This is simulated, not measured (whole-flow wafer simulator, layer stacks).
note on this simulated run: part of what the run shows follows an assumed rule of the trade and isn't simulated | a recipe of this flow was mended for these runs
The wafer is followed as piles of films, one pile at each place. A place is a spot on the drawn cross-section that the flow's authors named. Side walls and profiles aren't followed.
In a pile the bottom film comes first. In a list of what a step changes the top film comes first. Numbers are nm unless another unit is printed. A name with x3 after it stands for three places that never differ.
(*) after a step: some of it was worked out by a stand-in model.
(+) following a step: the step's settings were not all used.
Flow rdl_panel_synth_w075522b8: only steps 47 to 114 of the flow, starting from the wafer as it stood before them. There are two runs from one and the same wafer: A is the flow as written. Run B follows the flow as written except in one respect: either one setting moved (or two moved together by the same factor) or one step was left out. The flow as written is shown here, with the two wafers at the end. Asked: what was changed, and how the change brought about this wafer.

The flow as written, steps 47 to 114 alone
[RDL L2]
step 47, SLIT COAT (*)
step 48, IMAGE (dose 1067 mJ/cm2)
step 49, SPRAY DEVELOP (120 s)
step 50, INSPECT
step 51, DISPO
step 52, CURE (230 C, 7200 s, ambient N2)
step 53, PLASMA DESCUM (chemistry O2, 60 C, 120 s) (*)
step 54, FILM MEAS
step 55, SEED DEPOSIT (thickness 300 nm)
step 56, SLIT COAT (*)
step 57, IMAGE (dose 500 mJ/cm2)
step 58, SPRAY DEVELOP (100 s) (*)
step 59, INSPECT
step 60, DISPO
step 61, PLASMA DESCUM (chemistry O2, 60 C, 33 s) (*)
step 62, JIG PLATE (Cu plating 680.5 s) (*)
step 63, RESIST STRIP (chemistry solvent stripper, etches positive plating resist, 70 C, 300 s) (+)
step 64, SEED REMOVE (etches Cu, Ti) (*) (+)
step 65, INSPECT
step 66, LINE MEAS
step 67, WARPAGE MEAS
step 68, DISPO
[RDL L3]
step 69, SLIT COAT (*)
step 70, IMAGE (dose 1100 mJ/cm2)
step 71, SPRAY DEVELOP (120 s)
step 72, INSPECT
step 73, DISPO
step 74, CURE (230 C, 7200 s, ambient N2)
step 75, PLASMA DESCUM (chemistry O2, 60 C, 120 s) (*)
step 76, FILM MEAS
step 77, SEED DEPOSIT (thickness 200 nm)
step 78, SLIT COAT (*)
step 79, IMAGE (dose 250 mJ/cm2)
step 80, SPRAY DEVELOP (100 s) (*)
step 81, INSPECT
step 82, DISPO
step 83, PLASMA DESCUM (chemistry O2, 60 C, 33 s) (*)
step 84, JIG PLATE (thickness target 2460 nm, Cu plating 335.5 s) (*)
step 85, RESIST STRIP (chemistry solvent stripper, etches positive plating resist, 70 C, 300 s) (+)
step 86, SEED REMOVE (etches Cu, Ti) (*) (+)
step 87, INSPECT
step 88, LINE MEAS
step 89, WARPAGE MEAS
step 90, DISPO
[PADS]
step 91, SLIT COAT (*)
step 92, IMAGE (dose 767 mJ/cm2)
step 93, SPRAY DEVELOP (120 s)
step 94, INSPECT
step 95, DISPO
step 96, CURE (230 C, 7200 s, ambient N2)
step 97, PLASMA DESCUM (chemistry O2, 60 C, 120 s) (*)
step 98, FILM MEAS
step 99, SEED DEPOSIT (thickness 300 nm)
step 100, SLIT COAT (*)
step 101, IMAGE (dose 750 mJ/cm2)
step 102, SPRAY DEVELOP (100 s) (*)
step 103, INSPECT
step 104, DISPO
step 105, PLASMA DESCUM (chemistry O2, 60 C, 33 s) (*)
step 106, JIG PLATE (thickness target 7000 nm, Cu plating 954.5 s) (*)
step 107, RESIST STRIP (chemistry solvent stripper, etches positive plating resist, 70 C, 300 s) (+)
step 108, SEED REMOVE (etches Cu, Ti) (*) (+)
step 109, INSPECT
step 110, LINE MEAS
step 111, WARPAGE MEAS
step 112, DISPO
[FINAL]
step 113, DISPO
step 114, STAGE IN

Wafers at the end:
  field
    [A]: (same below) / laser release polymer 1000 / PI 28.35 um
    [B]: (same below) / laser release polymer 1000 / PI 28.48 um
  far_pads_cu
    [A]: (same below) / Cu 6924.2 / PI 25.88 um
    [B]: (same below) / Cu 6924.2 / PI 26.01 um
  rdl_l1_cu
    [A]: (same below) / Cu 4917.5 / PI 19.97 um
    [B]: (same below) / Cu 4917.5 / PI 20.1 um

What caused this: step 62, JIG PLATE: Cu plating 734.9 s was run, while the flow as written has Cu plating 680.5 s.

Step by step, how the change led to this:
  step 62, JIG PLATE (Cu plating 680.5 s) (*)
      rdl_l2_cu, rdl_l2_land, rdl_l2_via, rdl_l2_rim, rdl_l3_land, rdl_l3_via: A +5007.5 Cu | B +5407.9 Cu
  step 69, SLIT COAT (*)
      rdl_l3_cu, rdl_l3_space: A +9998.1 PI | B +10.31 um PI
      rdl_l2_space: A +10.31 um PI | B +10.63 um PI
      (and at 3 other places as well)
  step 78, SLIT COAT (*)
      rdl_l2_via: A +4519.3 ILINE-POS-THICK-GRADE-A (new film) | B +4394.2 ILINE-POS-THICK-GRADE-A (new film)
  step 85, RESIST STRIP (chemistry solvent stripper, etches positive plating resist, 70 C, 300 s) (+)
      rdl_l2_via: A -4489.6 ILINE-POS-THICK-GRADE-A (all of it) | B -4364.5 ILINE-POS-THICK-GRADE-A (all of it)
  step 91, SLIT COAT (*)
      rdl_l2_via: A +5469 PI | B +5352.2 PI
      rdl_l3_via: A +10.46 um PI (new film) | B +10.43 um PI (new film)
  step 100, SLIT COAT (*)
      rdl_l1_via: A +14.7 um ILINE-POS-THICK-GRADE-A (new film) | B +14.71 um ILINE-POS-THICK-GRADE-A (new film)
      rdl_l2_cu: A +15.24 um ILINE-POS-THICK-GRADE-A (new film) | B +15.27 um ILINE-POS-THICK-GRADE-A (new film)
      (and at 8 other places as well)
  step 107, RESIST STRIP (chemistry solvent stripper, etches positive plating resist, 70 C, 300 s) (+)
      rdl_l2_cu: A -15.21 um ILINE-POS-THICK-GRADE-A (all of it) | B -15.24 um ILINE-POS-THICK-GRADE-A (all of it)
      rdl_l2_space: A -15.24 um ILINE-POS-THICK-GRADE-A (all of it) | B -15.28 um ILINE-POS-THICK-GRADE-A (all of it)
      (and at 7 other places as well)
